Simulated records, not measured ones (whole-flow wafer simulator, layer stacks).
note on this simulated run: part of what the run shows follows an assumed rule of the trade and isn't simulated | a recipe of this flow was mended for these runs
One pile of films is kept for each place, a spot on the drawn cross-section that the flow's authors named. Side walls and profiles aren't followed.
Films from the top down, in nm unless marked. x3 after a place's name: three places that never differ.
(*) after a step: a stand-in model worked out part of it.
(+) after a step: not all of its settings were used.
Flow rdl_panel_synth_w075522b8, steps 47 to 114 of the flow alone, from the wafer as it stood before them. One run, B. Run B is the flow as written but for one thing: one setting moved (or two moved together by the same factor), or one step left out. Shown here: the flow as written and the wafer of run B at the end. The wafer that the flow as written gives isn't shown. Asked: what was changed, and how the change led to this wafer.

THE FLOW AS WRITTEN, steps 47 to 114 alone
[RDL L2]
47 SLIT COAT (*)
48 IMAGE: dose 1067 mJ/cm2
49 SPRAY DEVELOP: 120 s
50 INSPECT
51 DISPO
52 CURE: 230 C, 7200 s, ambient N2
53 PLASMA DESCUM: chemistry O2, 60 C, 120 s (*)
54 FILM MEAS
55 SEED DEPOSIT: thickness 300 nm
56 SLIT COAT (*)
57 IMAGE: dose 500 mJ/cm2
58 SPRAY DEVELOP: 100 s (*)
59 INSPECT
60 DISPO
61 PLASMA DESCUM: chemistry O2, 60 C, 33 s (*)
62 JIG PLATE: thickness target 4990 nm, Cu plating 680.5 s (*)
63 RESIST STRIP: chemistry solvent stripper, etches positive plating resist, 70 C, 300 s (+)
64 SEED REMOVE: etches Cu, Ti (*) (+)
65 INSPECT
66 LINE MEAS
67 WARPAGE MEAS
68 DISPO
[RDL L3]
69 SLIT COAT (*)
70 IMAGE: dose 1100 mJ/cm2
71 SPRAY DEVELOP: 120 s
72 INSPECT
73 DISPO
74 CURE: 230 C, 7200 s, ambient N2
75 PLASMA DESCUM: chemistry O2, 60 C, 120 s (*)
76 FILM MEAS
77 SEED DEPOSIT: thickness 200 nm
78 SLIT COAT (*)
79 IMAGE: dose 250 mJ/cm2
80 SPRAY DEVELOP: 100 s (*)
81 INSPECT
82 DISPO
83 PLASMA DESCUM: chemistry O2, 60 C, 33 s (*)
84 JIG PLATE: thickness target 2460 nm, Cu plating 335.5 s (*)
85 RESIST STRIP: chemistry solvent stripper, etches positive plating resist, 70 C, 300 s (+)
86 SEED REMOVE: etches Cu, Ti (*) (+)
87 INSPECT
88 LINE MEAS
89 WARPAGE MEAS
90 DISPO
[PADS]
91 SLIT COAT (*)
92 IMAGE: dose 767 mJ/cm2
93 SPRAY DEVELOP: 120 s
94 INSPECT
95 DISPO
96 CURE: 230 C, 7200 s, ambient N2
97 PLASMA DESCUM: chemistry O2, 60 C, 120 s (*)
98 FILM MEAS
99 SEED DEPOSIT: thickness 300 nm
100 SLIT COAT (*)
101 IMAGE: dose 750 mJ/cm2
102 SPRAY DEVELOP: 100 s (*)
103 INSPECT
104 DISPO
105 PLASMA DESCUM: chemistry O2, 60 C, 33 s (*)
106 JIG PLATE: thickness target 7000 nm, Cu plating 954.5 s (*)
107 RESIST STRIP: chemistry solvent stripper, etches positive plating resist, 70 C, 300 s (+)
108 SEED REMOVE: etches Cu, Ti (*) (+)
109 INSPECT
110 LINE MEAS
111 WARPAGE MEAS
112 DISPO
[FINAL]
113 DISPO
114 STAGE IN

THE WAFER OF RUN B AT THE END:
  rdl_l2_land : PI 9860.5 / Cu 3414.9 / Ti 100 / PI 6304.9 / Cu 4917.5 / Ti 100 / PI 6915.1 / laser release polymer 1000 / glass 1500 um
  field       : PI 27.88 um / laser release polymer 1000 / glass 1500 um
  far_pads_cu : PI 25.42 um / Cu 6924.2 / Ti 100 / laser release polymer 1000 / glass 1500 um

The cause: step 62, JIG PLATE: Cu plating 476.3 s was run, where the flow has Cu plating 680.5 s.

How the change led to this, step by step:
  62 JIG PLATE: thickness target 4990 nm, Cu plating 680.5 s (*)
      rdl_l2_cu, rdl_l2_land, rdl_l2_via, rdl_l2_rim, rdl_l3_land, rdl_l3_via: Cu +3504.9 (as written it would be: Cu +5007.5)
  69 SLIT COAT (*)
      rdl_l2_space: PI +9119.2 (as written it would be: PI +10.31 um)
      field, pads_cu, pads_space, pads_land, pads_via: PI +7472.9 (as written it would be: PI +7936.4)
      (and at 12 more places)
  78 SLIT COAT (*)
      rdl_l3_cu, rdl_l3_space: ILINE-POS-THICK-GRADE-A +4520 (new film) (as written it would be: ILINE-POS-THICK-GRADE-A +4624.3 (new film))
      rdl_l2_cu: ILINE-POS-THICK-GRADE-A +5059.3 (new film) (as written it would be: ILINE-POS-THICK-GRADE-A +5163.2 (new film))
      (and at 5 more places)
  80 SPRAY DEVELOP: 100 s (*)
      rdl_l3_cu: ILINE-POS-THICK-GRADE-A -4520 (all of it) (as written it would be: ILINE-POS-THICK-GRADE-A -4624.3 (all of it))
      rdl_l3_land: ILINE-POS-THICK-GRADE-A -2977.1 (all of it) (as written it would be: ILINE-POS-THICK-GRADE-A -2880.1 (all of it))
  85 RESIST STRIP: chemistry solvent stripper, etches positive plating resist, 70 C, 300 s (+)
      rdl_l2_cu: ILINE-POS-THICK-GRADE-A -5029.6 (all of it) (as written it would be: ILINE-POS-THICK-GRADE-A -5133.5 (all of it))
      rdl_l2_space: ILINE-POS-THICK-GRADE-A -5291.7 (all of it) (as written it would be: ILINE-POS-THICK-GRADE-A -5505.7 (all of it))
      (and at 4 more places)
  91 SLIT COAT (*)
      rdl_l2_space: PI +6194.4 (as written it would be: PI +6391.4)
      rdl_l1_rim: PI +5780.6 (as written it would be: PI +5990.4)
      (and at 5 more places)
  100 SLIT COAT (*)
      far_pads_cu: ILINE-POS-THICK-GRADE-A +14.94 um (new film) (as written it would be: ILINE-POS-THICK-GRADE-A +14.95 um (new film))
      rdl_l1_space: ILINE-POS-THICK-GRADE-A +15.29 um (new film) (as written it would be: ILINE-POS-THICK-GRADE-A +15.28 um (new film))
      (and at 10 more places)
  107 RESIST STRIP: chemistry solvent stripper, etches positive plating resist, 70 C, 300 s (+)
      rdl_l1_space: ILINE-POS-THICK-GRADE-A -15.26 um (all of it) (as written it would be: ILINE-POS-THICK-GRADE-A -15.25 um (all of it))
      rdl_l1_via: ILINE-POS-THICK-GRADE-A -14.67 um (all of it) (as written it would be: ILINE-POS-THICK-GRADE-A -14.68 um (all of it))
      (and at 10 more places)
